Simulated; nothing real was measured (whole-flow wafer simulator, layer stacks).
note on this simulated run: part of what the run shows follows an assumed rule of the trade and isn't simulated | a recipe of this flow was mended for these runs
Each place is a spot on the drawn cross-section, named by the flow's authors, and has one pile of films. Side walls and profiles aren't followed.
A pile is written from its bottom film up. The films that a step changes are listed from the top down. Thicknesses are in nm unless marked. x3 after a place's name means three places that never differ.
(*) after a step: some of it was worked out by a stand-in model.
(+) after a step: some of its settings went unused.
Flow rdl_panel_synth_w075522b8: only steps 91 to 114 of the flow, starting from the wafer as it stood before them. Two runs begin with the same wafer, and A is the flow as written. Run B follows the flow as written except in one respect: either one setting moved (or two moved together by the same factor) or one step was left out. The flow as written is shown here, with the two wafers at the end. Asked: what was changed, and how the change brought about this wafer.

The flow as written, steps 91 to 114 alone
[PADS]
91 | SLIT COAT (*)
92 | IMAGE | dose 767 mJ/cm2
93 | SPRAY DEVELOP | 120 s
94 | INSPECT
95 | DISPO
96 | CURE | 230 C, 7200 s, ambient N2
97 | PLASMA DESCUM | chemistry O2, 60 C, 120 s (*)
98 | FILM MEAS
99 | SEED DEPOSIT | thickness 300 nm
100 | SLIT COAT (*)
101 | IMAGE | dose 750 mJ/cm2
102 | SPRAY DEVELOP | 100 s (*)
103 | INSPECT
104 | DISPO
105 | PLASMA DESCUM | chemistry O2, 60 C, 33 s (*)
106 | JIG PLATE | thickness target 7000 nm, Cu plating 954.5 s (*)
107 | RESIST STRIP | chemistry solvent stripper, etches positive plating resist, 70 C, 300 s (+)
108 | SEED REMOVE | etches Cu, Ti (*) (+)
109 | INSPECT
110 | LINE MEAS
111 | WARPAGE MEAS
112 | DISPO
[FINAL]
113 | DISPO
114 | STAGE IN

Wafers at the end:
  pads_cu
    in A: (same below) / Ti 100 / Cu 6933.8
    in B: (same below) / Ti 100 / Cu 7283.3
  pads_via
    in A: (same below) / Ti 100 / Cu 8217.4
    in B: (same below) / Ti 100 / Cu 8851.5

Cause: step 106, JIG PLATE: Cu plating 1002 s was run, though the flow has Cu plating 954.5 s.

How this came from the change, step by step:
  106 | JIG PLATE | thickness target 7000 nm, Cu plating 954.5 s (*)
      pads_cu, pads_land: A +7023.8 Cu | B +7373.3 Cu
      pads_via: A +8307.4 Cu | B +8941.5 Cu
